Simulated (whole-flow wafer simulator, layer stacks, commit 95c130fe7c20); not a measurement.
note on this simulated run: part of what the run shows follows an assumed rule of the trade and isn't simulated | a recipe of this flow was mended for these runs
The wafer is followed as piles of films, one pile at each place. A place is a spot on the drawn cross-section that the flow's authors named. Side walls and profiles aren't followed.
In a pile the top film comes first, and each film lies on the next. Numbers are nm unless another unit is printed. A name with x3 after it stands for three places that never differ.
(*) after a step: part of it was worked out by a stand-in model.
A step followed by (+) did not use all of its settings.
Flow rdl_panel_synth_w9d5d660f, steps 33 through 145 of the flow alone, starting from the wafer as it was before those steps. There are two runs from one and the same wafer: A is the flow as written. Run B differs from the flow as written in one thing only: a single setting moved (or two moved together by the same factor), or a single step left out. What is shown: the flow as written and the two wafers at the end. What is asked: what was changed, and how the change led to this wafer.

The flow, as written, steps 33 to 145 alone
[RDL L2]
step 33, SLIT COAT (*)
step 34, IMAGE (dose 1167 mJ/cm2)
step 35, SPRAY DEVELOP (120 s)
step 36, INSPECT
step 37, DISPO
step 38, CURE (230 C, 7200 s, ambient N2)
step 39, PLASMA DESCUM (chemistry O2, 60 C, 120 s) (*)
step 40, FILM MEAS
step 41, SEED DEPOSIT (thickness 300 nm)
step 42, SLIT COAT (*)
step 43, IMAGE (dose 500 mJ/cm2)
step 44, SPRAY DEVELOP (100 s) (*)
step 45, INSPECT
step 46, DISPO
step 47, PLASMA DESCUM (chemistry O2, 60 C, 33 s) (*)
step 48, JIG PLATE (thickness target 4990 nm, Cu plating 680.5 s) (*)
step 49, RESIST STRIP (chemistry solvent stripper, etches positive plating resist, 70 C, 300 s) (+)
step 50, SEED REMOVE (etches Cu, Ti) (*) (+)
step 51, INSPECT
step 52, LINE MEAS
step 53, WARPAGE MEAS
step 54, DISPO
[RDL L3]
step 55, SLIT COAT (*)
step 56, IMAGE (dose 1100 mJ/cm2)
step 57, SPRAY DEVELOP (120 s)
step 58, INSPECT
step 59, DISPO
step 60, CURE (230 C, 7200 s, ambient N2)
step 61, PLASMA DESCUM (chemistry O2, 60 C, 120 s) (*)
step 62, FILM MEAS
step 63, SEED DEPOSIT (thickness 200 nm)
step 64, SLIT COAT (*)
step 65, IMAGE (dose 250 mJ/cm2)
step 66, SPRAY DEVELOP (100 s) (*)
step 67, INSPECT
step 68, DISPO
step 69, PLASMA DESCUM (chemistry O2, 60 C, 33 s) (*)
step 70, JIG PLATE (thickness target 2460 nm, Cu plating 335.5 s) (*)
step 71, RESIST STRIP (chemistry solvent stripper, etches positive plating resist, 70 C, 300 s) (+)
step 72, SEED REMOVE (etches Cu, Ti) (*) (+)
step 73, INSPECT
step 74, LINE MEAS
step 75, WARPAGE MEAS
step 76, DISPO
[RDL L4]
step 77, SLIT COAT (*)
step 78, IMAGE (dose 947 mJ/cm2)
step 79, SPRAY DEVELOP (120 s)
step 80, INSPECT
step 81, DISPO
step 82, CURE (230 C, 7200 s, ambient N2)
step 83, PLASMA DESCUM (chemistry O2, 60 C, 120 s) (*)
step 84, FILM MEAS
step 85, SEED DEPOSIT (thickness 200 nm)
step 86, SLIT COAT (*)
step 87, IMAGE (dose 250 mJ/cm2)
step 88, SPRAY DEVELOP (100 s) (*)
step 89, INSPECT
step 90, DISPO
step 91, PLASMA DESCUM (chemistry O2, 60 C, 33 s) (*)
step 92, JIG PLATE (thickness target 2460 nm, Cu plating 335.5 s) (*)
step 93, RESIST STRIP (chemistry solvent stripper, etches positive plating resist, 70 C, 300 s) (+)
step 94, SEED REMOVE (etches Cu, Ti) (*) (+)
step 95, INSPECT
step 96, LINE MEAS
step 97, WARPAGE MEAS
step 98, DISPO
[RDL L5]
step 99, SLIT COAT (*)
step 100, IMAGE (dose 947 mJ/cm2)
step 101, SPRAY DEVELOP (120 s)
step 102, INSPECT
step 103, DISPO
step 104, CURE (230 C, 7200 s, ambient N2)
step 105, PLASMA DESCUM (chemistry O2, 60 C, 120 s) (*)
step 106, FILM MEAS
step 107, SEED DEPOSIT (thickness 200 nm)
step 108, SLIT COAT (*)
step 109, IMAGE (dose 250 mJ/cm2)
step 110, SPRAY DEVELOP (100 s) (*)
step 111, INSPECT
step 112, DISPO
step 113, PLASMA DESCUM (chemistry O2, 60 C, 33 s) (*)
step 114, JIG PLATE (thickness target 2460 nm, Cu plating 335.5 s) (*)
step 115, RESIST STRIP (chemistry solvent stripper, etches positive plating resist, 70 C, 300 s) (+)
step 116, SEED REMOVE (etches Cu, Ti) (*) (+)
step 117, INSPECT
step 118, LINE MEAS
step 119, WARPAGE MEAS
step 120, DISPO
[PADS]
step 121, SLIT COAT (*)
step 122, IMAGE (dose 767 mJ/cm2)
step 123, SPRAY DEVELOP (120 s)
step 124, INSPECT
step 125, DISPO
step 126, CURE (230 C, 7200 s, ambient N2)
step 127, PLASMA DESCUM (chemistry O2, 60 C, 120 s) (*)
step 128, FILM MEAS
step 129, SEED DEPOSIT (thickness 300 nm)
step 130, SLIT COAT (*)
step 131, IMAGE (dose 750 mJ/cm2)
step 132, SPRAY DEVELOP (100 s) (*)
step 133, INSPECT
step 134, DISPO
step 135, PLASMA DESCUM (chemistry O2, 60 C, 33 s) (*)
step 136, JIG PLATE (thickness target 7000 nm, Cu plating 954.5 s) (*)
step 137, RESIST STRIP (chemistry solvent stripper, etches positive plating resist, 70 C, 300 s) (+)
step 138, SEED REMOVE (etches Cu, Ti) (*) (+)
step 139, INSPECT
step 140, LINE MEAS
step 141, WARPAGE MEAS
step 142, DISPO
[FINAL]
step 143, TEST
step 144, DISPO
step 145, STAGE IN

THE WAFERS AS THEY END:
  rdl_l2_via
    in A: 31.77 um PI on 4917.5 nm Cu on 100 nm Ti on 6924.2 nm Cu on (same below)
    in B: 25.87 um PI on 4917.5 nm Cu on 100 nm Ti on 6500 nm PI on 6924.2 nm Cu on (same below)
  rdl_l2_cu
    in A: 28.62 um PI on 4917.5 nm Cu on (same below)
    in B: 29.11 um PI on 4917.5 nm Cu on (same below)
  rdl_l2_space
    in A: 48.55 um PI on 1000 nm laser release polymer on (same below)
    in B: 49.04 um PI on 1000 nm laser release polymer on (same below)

The reason: step 35, SPRAY DEVELOP: 120 s, was not run.

The path from the change to this, step by step:
  step 42, SLIT COAT (*)
      rdl_l2_via: A ILINE-POS-THICK-GRADE-A gains 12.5 um (new film) | B ILINE-POS-THICK-GRADE-A gains 8868.5 (new film)
      rdl_l2_cu, rdl_l2_space: A ILINE-POS-THICK-GRADE-A gains 10.13 um (new film) | B ILINE-POS-THICK-GRADE-A gains 10.93 um (new film)
      (and at 2 other places as well)
  step 44, SPRAY DEVELOP (100 s) (*)
      rdl_l2_via: A ILINE-POS-THICK-GRADE-A loses 12.5 um (all of it) | B ILINE-POS-THICK-GRADE-A loses 8868.5 (all of it)
      rdl_l2_cu: A ILINE-POS-THICK-GRADE-A loses 10.13 um (all of it) | B ILINE-POS-THICK-GRADE-A loses 10.93 um (all of it)
      (and at 1 other place as well)
  step 49, RESIST STRIP (chemistry solvent stripper, etches positive plating resist, 70 C, 300 s) (+)
      rdl_l2_space: A ILINE-POS-THICK-GRADE-A loses 10.1 um (all of it) | B ILINE-POS-THICK-GRADE-A loses 10.9 um (all of it)
      rdl_l1_rim: A ILINE-POS-THICK-GRADE-A loses 8208.7 (all of it) | B ILINE-POS-THICK-GRADE-A loses 9357.3 (all of it)
  step 55, SLIT COAT (*)
      rdl_l2_via: A PI gains 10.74 um (new film) | B PI gains 5653.3 (new film)
      rdl_l2_cu: A PI gains 5919.4 (new film) | B PI gains 6171.9 (new film)
      (and at 3 other places as well)
  step 64, SLIT COAT (*)
      rdl_l2_cu: A ILINE-POS-THICK-GRADE-A gains 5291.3 (new film) | B ILINE-POS-THICK-GRADE-A gains 5433.5 (new film)
      rdl_l2_space: A ILINE-POS-THICK-GRADE-A gains 5624.6 (new film) | B ILINE-POS-THICK-GRADE-A gains 5770.5 (new film)
      (and at 3 other places as well)
  step 71, RESIST STRIP (chemistry solvent stripper, etches positive plating resist, 70 C, 300 s) (+)
      rdl_l2_cu: A ILINE-POS-THICK-GRADE-A loses 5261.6 (all of it) | B ILINE-POS-THICK-GRADE-A loses 5403.8 (all of it)
      rdl_l2_space: A ILINE-POS-THICK-GRADE-A loses 5594.9 (all of it) | B ILINE-POS-THICK-GRADE-A loses 5740.8 (all of it)
      (and at 3 other places as well)
  step 77, SLIT COAT (*)
      rdl_l2_land: A PI gains 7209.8 | B PI gains 7489.3
      rdl_l2_via: A PI gains 7515 | B PI gains 6942
  step 86, SLIT COAT (*)
      rdl_l2_via: A ILINE-POS-THICK-GRADE-A gains 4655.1 (new film) | B ILINE-POS-THICK-GRADE-A gains 4477.9 (new film)
  step 93, RESIST STRIP (chemistry solvent stripper, etches positive plating resist, 70 C, 300 s) (+)
      rdl_l2_via: A ILINE-POS-THICK-GRADE-A loses 4625.4 (all of it) | B ILINE-POS-THICK-GRADE-A loses 4448.2 (all of it)
  step 99, SLIT COAT (*)
      rdl_l2_via: A PI gains 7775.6 | B PI gains 7594.4
  step 130, SLIT COAT (*)
      rdl_l2_cu, rdl_l2_space: A ILINE-POS-THICK-GRADE-A gains 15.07 um (new film) | B ILINE-POS-THICK-GRADE-A gains 15.1 um (new film)
      rdl_l2_land: A ILINE-POS-THICK-GRADE-A gains 14.93 um (new film) | B ILINE-POS-THICK-GRADE-A gains 14.9 um (new film)
      (and at 1 other place as well)
  step 137, RESIST STRIP (chemistry solvent stripper, etches positive plating resist, 70 C, 300 s) (+)
      rdl_l2_cu, rdl_l2_space: A ILINE-POS-THICK-GRADE-A loses 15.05 um (all of it) | B ILINE-POS-THICK-GRADE-A loses 15.07 um (all of it)
      rdl_l2_land: A ILINE-POS-THICK-GRADE-A loses 14.9 um (all of it) | B ILINE-POS-THICK-GRADE-A loses 14.87 um (all of it)
      (and at 1 other place as well)
With metal films that touch counted as one body, rdl_l2_via has 2 bodies (between them, from the top down: PI 6500); the flow as written gives 1 body.
